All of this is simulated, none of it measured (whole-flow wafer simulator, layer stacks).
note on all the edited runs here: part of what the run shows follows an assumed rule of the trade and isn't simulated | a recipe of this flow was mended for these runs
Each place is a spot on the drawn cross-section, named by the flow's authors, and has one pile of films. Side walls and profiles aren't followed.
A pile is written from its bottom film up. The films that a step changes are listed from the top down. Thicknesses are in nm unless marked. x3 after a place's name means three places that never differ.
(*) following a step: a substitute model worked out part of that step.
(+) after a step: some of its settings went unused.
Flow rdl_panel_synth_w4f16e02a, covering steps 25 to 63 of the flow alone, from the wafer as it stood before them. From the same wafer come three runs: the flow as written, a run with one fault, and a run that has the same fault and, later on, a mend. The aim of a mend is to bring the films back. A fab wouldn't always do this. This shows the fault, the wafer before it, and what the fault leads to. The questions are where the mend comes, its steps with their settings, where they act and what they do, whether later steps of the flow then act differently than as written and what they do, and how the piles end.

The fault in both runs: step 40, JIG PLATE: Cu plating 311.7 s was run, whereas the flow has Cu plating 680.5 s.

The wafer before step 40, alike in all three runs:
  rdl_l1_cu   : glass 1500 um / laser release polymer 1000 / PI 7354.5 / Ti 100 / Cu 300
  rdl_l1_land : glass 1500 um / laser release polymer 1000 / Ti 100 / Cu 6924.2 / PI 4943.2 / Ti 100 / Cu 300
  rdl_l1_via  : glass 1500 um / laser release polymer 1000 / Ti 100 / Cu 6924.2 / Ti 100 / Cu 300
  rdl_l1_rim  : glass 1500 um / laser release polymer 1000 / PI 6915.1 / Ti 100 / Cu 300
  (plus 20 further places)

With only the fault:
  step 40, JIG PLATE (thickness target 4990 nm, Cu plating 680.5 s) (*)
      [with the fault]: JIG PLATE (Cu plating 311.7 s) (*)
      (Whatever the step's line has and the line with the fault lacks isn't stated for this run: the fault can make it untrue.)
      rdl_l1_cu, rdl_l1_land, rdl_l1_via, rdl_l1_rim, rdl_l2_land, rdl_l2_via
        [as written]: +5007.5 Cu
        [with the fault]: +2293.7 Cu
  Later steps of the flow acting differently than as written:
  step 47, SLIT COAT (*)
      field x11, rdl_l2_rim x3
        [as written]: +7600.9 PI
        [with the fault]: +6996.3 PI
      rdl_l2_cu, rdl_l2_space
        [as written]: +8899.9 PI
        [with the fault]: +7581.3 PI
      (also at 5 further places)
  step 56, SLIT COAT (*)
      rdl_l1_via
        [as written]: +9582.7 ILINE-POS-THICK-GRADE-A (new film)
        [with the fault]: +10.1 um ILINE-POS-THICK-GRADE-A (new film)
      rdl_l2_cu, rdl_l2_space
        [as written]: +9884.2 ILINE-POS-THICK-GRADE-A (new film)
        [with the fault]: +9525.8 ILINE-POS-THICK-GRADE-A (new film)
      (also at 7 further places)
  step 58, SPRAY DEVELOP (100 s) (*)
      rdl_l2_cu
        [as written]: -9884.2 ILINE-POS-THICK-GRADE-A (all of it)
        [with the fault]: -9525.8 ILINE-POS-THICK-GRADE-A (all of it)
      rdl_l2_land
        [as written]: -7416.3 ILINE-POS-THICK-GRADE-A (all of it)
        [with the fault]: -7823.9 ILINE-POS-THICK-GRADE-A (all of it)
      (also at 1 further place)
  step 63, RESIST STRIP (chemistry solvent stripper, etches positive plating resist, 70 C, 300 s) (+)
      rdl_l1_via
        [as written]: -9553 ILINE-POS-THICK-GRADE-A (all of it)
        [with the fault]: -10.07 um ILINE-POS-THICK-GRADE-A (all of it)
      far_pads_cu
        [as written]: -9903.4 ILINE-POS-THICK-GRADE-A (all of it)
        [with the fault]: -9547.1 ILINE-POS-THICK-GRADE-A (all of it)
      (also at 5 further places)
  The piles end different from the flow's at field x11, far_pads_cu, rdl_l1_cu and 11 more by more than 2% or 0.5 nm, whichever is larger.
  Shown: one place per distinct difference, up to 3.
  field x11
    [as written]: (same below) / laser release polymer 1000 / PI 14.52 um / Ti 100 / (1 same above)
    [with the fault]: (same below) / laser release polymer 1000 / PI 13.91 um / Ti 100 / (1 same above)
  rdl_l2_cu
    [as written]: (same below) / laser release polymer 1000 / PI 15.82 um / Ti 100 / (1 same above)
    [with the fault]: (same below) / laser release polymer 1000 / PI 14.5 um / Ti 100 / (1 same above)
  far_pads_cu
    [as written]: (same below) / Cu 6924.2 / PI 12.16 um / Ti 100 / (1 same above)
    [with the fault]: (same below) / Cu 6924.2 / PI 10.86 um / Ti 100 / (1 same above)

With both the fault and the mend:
  After step 40 comes the mend.
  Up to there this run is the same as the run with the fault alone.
  step 40a, JIG PLATE (Cu plating 368.8 s) (*) (the flow's step 40 again, with other settings)
      rdl_l1_cu, rdl_l1_land, rdl_l1_via, rdl_l1_rim, rdl_l2_land, rdl_l2_via
        +2713.9 Cu
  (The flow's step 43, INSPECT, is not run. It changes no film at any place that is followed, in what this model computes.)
  Later steps of the flow that are run all act as written at every place that is followed.
  By the end, the piles equal the flow's at every place that both follow.
